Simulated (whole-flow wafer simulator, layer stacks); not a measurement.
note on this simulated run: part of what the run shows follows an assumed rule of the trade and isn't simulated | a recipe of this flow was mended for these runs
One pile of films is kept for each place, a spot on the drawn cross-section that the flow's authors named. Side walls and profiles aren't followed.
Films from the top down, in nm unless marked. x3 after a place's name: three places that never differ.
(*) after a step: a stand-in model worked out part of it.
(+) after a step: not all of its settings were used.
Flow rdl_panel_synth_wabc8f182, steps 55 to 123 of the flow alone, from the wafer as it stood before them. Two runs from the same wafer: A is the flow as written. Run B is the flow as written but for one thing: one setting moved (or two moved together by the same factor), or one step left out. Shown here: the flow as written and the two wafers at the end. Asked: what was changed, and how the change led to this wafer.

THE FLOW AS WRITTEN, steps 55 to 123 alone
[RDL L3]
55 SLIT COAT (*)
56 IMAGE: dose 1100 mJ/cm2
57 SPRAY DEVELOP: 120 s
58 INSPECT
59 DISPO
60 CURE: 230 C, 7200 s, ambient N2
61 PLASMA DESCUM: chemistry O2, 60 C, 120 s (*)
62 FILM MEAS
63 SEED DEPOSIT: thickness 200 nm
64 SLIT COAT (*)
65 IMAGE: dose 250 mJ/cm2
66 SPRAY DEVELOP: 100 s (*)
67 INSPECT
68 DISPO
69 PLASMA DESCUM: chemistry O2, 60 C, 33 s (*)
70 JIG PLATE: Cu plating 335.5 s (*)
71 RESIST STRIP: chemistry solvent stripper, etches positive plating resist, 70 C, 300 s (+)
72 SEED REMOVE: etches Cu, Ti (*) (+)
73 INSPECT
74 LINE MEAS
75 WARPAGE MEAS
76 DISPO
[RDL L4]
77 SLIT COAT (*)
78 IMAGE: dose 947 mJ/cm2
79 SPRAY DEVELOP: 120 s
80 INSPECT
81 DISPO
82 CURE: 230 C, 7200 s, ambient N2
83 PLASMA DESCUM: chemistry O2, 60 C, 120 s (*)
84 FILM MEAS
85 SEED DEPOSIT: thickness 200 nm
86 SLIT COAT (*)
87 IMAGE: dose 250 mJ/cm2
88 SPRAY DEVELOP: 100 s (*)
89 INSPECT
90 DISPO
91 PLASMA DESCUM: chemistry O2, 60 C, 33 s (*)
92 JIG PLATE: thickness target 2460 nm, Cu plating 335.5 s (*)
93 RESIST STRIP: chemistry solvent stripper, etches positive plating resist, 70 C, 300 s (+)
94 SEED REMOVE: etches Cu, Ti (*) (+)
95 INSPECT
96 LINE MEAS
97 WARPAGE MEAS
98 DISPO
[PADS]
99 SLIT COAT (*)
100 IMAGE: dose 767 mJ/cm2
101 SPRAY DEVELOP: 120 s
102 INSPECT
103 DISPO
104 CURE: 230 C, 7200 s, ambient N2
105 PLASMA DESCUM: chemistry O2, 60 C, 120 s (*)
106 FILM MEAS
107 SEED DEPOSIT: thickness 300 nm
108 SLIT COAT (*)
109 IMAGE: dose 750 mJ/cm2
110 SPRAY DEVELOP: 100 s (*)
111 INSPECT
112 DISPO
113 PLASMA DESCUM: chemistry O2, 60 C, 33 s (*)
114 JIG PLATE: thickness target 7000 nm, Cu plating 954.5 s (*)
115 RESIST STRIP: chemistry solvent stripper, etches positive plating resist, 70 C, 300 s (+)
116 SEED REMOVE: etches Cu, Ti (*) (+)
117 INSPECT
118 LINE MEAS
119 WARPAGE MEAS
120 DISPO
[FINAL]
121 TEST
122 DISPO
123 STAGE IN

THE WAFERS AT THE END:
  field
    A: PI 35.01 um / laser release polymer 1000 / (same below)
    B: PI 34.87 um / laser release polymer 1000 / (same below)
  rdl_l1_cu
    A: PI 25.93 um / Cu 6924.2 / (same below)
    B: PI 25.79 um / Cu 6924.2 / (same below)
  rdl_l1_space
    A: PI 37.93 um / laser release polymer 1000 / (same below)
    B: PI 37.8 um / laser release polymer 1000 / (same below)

The cause: step 70, JIG PLATE: Cu plating 308.7 s was run, where the flow has Cu plating 335.5 s.

How the change led to this, step by step:
  70 JIG PLATE: Cu plating 335.5 s (*)
      rdl_l3_cu, rdl_l3_land, rdl_l3_via, rdl_l4_land, rdl_l4_via: A Cu +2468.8 | B Cu +2271.6
  77 SLIT COAT (*)
      rdl_l3_space: A PI +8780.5 | B PI +8589
      rdl_l2_rim: A PI +8037.4 | B PI +7802.1
      (and at 2 more places)
  99 SLIT COAT (*)
      rdl_l4_via: A PI +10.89 um (new film) | B PI +10.91 um (new film)
  108 SLIT COAT (*)
      rdl_l3_cu: A ILINE-POS-THICK-GRADE-A +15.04 um (new film) | B ILINE-POS-THICK-GRADE-A +15.03 um (new film)
      rdl_l2_rim: A ILINE-POS-THICK-GRADE-A +14.92 um (new film) | B ILINE-POS-THICK-GRADE-A +14.94 um (new film)
      (and at 3 more places)
  115 RESIST STRIP: chemistry solvent stripper, etches positive plating resist, 70 C, 300 s (+)
      rdl_l3_cu: A ILINE-POS-THICK-GRADE-A -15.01 um (all of it) | B ILINE-POS-THICK-GRADE-A -15 um (all of it)
      rdl_l2_rim: A ILINE-POS-THICK-GRADE-A -14.89 um (all of it) | B ILINE-POS-THICK-GRADE-A -14.91 um (all of it)
      (and at 3 more places)
